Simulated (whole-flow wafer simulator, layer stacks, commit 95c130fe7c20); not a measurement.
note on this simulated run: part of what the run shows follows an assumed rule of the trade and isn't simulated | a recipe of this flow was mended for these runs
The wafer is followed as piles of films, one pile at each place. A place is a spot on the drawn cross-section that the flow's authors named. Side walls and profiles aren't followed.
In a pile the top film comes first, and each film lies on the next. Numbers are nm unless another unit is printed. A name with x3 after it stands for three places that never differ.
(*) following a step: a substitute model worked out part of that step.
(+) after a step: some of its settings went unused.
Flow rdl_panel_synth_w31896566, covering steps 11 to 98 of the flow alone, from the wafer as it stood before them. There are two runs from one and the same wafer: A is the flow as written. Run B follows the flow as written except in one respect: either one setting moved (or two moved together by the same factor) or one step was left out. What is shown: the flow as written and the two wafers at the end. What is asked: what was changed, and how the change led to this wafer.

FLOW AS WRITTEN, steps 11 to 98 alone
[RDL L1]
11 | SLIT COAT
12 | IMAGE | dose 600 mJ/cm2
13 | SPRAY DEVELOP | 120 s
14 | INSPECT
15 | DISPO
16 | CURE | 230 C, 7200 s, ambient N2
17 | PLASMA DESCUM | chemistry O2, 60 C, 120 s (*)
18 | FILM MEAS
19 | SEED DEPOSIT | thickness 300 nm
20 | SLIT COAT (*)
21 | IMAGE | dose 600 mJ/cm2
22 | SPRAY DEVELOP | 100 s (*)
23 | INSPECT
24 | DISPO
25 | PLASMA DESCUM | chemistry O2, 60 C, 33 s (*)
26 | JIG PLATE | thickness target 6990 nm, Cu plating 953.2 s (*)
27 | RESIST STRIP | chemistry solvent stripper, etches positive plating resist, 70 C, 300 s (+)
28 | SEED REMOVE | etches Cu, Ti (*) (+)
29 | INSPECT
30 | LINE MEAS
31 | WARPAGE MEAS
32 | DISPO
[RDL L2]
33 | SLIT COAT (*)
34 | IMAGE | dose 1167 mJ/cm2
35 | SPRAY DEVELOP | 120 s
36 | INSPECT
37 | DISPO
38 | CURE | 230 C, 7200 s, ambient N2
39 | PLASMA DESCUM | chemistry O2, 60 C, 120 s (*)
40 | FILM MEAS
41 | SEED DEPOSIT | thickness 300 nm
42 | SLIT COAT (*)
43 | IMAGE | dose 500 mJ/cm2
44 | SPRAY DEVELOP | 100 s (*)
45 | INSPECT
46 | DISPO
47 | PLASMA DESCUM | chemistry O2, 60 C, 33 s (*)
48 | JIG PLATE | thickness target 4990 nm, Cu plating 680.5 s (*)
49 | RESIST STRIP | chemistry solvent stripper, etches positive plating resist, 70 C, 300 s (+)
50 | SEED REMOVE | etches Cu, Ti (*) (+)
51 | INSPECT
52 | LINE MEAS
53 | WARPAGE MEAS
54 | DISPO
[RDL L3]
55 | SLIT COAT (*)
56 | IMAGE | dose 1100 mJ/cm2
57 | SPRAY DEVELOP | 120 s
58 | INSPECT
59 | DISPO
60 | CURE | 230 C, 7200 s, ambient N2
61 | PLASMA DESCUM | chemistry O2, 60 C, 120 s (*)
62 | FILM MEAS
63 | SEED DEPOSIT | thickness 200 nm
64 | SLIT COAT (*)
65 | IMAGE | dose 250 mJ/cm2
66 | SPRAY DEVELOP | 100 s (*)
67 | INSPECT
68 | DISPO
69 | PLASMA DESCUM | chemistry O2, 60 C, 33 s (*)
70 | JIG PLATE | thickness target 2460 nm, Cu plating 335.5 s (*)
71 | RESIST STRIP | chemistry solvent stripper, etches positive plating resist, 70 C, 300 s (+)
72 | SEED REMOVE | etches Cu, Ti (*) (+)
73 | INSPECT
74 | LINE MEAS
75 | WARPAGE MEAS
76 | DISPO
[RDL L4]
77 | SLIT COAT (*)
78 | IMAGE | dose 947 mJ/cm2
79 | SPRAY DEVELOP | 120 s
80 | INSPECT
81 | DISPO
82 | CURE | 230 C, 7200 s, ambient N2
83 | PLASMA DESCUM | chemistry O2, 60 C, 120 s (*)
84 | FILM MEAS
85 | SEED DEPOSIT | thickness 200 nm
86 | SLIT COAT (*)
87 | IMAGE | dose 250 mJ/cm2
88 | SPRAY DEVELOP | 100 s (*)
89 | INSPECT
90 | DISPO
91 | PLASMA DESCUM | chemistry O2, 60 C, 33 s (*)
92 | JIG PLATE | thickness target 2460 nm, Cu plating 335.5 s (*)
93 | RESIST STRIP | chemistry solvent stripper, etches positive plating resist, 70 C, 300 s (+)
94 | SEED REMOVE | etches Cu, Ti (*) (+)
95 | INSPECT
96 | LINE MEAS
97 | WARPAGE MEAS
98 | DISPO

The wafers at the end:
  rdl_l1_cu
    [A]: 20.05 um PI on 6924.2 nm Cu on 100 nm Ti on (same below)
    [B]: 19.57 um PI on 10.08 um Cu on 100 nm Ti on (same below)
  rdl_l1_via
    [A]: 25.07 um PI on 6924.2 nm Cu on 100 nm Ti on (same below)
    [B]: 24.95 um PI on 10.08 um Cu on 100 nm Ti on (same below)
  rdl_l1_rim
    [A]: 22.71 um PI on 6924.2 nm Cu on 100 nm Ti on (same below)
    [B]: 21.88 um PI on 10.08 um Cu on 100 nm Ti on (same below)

The reason: step 26, JIG PLATE: Cu plating 1382 s was run, whereas the flow has Cu plating 953.2 s.

The path from the change to this, step by step:
  26 | JIG PLATE | thickness target 6990 nm, Cu plating 953.2 s (*)
      rdl_l1_cu, rdl_l1_via, rdl_l1_rim, rdl_l2_land, rdl_l2_via: A +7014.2 Cu | B +10.17 um Cu
  33 | SLIT COAT (*)
      rdl_l2_cu, rdl_l2_space: A +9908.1 PI | B +11.56 um PI
      field x3, rdl_l3_cu, rdl_l3_space and 9 more: A +8062.5 PI | B +8815.5 PI
      (and at 5 other places as well)
  42 | SLIT COAT (*)
      rdl_l1_via: A +10.08 um ILINE-POS-THICK-GRADE-A (new film) | B +9661.3 ILINE-POS-THICK-GRADE-A (new film)
      rdl_l2_cu, rdl_l2_space: A +10.13 um ILINE-POS-THICK-GRADE-A (new film) | B +10.47 um ILINE-POS-THICK-GRADE-A (new film)
      (and at 4 other places as well)
  44 | SPRAY DEVELOP | 100 s (*)
      rdl_l2_cu: A -10.13 um ILINE-POS-THICK-GRADE-A (all of it) | B -10.47 um ILINE-POS-THICK-GRADE-A (all of it)
      rdl_l2_land: A -7139.5 ILINE-POS-THICK-GRADE-A (all of it) | B -6744.9 ILINE-POS-THICK-GRADE-A (all of it)
      (and at 1 other place as well)
  49 | RESIST STRIP | chemistry solvent stripper, etches positive plating resist, 70 C, 300 s (+)
      rdl_l1_via: A -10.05 um ILINE-POS-THICK-GRADE-A (all of it) | B -9631.6 ILINE-POS-THICK-GRADE-A (all of it)
      rdl_l1_space: A -10.49 um ILINE-POS-THICK-GRADE-A (all of it) | B -10.87 um ILINE-POS-THICK-GRADE-A (all of it)
      (and at 2 other places as well)
  55 | SLIT COAT (*)
      rdl_l1_space: A +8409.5 PI | B +8734.8 PI
      rdl_l1_via: A +8010.4 PI | B +7657.1 PI
      (and at 5 other places as well)
  64 | SLIT COAT (*)
      rdl_l1_space: A +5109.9 ILINE-POS-THICK-GRADE-A (new film) | B +5254.1 ILINE-POS-THICK-GRADE-A (new film)
      rdl_l1_via: A +4989.6 ILINE-POS-THICK-GRADE-A (new film) | B +4774.3 ILINE-POS-THICK-GRADE-A (new film)
      (and at 4 other places as well)
  71 | RESIST STRIP | chemistry solvent stripper, etches positive plating resist, 70 C, 300 s (+)
      rdl_l1_space: A -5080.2 ILINE-POS-THICK-GRADE-A (all of it) | B -5224.4 ILINE-POS-THICK-GRADE-A (all of it)
      rdl_l1_via: A -4959.9 ILINE-POS-THICK-GRADE-A (all of it) | B -4744.6 ILINE-POS-THICK-GRADE-A (all of it)
      (and at 4 other places as well)
  77 | SLIT COAT (*)
      rdl_l1_via: A +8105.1 PI | B +7899.8 PI
      rdl_l2_cu: A +8370 PI | B +8545.1 PI
      (and at 2 other places as well)
  86 | SLIT COAT (*)
      rdl_l1_via: A +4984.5 ILINE-POS-THICK-GRADE-A (new film) | B +4866.2 ILINE-POS-THICK-GRADE-A (new film)
      rdl_l2_via: A +4655.1 ILINE-POS-THICK-GRADE-A (new film) | B +4547.8 ILINE-POS-THICK-GRADE-A (new film)
  93 | RESIST STRIP | chemistry solvent stripper, etches positive plating resist, 70 C, 300 s (+)
      rdl_l1_via: A -4954.8 ILINE-POS-THICK-GRADE-A (all of it) | B -4836.5 ILINE-POS-THICK-GRADE-A (all of it)
      rdl_l2_via: A -4625.4 ILINE-POS-THICK-GRADE-A (all of it) | B -4518.1 ILINE-POS-THICK-GRADE-A (all of it)
